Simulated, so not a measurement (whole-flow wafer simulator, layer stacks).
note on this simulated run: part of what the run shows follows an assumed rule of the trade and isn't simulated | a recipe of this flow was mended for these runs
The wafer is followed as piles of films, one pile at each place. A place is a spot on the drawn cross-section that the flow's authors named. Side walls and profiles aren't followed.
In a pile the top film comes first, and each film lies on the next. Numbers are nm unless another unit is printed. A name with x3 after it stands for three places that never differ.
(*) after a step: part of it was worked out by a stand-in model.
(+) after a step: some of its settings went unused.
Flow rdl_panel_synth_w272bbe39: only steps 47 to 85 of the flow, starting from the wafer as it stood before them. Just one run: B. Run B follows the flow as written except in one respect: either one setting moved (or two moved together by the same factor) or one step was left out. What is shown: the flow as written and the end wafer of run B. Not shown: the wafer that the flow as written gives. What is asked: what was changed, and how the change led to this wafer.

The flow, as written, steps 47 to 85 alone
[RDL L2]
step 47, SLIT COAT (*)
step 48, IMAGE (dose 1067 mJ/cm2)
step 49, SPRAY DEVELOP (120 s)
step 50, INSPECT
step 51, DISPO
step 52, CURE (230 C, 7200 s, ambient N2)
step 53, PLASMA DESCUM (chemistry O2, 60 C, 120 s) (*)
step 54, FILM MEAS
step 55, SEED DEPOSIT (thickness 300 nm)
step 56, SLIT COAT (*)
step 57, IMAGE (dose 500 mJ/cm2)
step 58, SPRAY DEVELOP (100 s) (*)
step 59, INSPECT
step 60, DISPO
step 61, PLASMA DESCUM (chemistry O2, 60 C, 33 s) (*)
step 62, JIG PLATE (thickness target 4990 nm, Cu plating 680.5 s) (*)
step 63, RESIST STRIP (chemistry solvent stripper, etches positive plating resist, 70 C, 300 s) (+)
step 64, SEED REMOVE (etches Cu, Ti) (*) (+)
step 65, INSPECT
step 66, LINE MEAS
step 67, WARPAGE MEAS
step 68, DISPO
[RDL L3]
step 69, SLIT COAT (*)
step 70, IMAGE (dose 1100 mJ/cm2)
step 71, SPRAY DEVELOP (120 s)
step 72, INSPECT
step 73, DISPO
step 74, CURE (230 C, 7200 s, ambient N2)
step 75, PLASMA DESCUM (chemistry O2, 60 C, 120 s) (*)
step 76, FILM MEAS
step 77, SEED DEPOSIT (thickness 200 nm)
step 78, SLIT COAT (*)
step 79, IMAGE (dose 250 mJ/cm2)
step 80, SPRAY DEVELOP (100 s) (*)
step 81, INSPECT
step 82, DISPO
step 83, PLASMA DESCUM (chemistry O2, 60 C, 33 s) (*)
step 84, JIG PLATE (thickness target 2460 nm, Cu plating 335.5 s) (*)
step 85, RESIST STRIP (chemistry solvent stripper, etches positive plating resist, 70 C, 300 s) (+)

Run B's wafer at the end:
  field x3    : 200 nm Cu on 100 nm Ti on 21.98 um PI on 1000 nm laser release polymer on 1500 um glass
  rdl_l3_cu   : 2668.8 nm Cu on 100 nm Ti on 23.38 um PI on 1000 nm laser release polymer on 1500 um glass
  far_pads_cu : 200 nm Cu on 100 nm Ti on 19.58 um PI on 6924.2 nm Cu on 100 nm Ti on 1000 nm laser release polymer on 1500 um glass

Cause: step 62, JIG PLATE: Cu plating 473.6 s was run, though the flow has Cu plating 680.5 s.

Step by step, how the change led to this:
  step 62, JIG PLATE (thickness target 4990 nm, Cu plating 680.5 s) (*)
      rdl_l2_cu, rdl_l2_land, rdl_l2_via, rdl_l2_rim, rdl_l3_land, rdl_l3_via: +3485 Cu (as written it would have been: +5007.5 Cu)
  step 69, SLIT COAT (*)
      rdl_l2_space: +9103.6 PI (as written it would have been: +10.31 um PI)
      field x3, pads_land x2: +7467 PI (as written it would have been: +7936.4 PI)
      (as well as at 12 more places)
  step 78, SLIT COAT (*)
      rdl_l3_cu, rdl_l3_space: +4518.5 ILINE-POS-THICK-GRADE-A (new film) (as written it would have been: +4624.3 ILINE-POS-THICK-GRADE-A (new film))
      rdl_l2_cu: +5058.3 ILINE-POS-THICK-GRADE-A (new film) (as written it would have been: +5163.2 ILINE-POS-THICK-GRADE-A (new film))
      (as well as at 5 more places)
  step 80, SPRAY DEVELOP (100 s) (*)
      rdl_l3_cu: -4518.5 ILINE-POS-THICK-GRADE-A (all of it) (as written it would have been: -4624.3 ILINE-POS-THICK-GRADE-A (all of it))
      rdl_l3_land: -2978.5 ILINE-POS-THICK-GRADE-A (all of it) (as written it would have been: -2880.1 ILINE-POS-THICK-GRADE-A (all of it))
  step 85, RESIST STRIP (chemistry solvent stripper, etches positive plating resist, 70 C, 300 s) (+)
      rdl_l2_cu: -5028.6 ILINE-POS-THICK-GRADE-A (all of it) (as written it would have been: -5133.5 ILINE-POS-THICK-GRADE-A (all of it))
      rdl_l2_space: -5288.8 ILINE-POS-THICK-GRADE-A (all of it) (as written it would have been: -5505.7 ILINE-POS-THICK-GRADE-A (all of it))
      (as well as at 4 more places)
